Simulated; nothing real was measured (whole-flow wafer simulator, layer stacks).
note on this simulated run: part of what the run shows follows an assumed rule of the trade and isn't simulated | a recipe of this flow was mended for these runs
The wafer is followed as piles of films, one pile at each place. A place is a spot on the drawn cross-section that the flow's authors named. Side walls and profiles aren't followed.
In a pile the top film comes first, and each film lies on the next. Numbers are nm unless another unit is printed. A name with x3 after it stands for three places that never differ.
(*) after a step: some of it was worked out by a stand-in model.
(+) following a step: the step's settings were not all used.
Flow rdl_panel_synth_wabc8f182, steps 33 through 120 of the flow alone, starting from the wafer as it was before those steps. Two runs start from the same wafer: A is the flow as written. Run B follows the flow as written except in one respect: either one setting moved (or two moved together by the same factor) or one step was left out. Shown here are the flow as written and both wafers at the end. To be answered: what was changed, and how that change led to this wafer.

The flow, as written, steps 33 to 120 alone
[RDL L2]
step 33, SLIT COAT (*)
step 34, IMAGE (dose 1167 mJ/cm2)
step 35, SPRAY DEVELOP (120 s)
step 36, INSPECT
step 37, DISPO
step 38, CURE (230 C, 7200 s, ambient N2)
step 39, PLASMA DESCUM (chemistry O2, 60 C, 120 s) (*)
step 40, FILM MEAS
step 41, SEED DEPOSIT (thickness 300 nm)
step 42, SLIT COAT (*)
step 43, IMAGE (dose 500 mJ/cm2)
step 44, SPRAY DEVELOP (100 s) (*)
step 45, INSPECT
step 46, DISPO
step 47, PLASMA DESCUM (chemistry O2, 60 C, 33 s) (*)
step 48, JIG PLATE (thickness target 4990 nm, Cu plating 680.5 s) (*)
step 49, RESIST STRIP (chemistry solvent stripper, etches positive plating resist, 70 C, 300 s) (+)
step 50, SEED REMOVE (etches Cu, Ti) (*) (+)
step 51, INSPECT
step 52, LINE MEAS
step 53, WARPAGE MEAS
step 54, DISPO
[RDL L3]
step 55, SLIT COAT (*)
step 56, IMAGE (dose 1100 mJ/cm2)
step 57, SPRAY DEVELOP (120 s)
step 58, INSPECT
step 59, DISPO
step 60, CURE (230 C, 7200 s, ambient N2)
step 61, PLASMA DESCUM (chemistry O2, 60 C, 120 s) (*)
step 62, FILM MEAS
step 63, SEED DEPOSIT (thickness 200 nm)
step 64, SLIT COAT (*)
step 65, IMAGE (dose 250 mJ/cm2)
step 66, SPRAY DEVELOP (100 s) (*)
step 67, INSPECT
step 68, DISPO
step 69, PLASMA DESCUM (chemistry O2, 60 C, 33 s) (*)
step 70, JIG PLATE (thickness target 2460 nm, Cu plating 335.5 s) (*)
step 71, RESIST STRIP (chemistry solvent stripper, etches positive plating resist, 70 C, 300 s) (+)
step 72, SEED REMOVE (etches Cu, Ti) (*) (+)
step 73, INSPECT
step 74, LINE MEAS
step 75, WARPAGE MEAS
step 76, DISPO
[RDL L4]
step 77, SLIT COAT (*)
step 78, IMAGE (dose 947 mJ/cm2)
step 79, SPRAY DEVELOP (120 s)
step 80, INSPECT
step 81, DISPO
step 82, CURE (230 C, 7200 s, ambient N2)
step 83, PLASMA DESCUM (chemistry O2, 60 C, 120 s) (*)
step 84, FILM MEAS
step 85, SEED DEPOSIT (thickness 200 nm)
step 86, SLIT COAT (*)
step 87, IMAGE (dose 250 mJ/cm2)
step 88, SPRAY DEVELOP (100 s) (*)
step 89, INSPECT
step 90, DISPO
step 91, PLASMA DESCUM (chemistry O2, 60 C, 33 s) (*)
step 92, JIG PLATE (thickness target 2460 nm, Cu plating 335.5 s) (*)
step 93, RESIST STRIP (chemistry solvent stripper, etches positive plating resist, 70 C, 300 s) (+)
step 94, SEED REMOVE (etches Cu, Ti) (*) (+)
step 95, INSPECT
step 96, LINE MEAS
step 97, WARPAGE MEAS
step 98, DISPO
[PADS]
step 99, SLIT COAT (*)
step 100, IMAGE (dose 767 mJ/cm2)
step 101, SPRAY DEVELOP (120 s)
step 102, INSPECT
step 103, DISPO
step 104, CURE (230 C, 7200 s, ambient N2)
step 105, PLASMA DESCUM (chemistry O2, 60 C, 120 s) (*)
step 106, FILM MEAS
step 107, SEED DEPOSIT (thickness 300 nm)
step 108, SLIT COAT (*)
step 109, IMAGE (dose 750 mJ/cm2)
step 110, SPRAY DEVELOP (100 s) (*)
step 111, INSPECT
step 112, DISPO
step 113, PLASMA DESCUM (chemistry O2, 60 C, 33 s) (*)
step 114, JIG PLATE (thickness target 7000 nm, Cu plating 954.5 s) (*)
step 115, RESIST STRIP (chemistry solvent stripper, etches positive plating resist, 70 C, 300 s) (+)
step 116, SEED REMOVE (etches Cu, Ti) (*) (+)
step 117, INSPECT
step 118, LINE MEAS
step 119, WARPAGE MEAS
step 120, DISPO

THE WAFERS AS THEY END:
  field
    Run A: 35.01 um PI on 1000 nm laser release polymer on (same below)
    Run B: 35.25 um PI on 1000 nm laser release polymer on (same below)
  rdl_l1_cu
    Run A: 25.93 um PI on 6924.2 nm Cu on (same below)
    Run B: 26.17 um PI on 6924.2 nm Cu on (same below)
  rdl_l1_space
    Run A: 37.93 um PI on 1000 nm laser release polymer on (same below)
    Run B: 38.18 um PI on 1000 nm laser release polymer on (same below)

What caused this: step 48, JIG PLATE: Cu plating 782.6 s was run, while the flow as written has Cu plating 680.5 s.

Step by step, how the change led to this:
  step 48, JIG PLATE (thickness target 4990 nm, Cu plating 680.5 s) (*)
      rdl_l2_cu, rdl_l2_land, rdl_l2_via, rdl_l2_rim, rdl_l3_land, rdl_l3_via: A +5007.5 Cu | B +5758.9 Cu
  step 55, SLIT COAT (*)
      rdl_l3_cu, rdl_l3_space: A +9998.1 PI | B +10.59 um PI
      field, rdl_l4_cu, rdl_l4_space and 6 more: A +7936.4 PI | B +8180.1 PI
      (also at 7 further places)
  step 64, SLIT COAT (*)
      rdl_l1_rim: A +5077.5 ILINE-POS-THICK-GRADE-A (new film) | B +5201 ILINE-POS-THICK-GRADE-A (new film)
      rdl_l2_via: A +4385.9 ILINE-POS-THICK-GRADE-A (new film) | B +4157 ILINE-POS-THICK-GRADE-A (new film)
  step 71, RESIST STRIP (chemistry solvent stripper, etches positive plating resist, 70 C, 300 s) (+)
      rdl_l1_rim: A -5047.8 ILINE-POS-THICK-GRADE-A (all of it) | B -5171.3 ILINE-POS-THICK-GRADE-A (all of it)
      rdl_l2_via: A -4356.2 ILINE-POS-THICK-GRADE-A (all of it) | B -4127.3 ILINE-POS-THICK-GRADE-A (all of it)
  step 77, SLIT COAT (*)
      rdl_l2_via: A +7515 PI | B +7278.2 PI
      rdl_l3_via: A +11.89 um PI (new film) | B +11.79 um PI (new film)
  step 93, RESIST STRIP (chemistry solvent stripper, etches positive plating resist, 70 C, 300 s) (+)
      rdl_l2_via: A -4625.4 ILINE-POS-THICK-GRADE-A (all of it) | B -4532.4 ILINE-POS-THICK-GRADE-A (all of it)
  step 108, SLIT COAT (*)
      rdl_l2_cu, rdl_l2_space: A +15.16 um ILINE-POS-THICK-GRADE-A (new film) | B +15.19 um ILINE-POS-THICK-GRADE-A (new film)
      rdl_l2_land: A +14.84 um ILINE-POS-THICK-GRADE-A (new film) | B +14.82 um ILINE-POS-THICK-GRADE-A (new film)
      (also at 5 further places)
  step 115, RESIST STRIP (chemistry solvent stripper, etches positive plating resist, 70 C, 300 s) (+)
      rdl_l2_cu, rdl_l2_space: A -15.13 um ILINE-POS-THICK-GRADE-A (all of it) | B -15.16 um ILINE-POS-THICK-GRADE-A (all of it)
      rdl_l2_land: A -14.81 um ILINE-POS-THICK-GRADE-A (all of it) | B -14.79 um ILINE-POS-THICK-GRADE-A (all of it)
      (also at 5 further places)
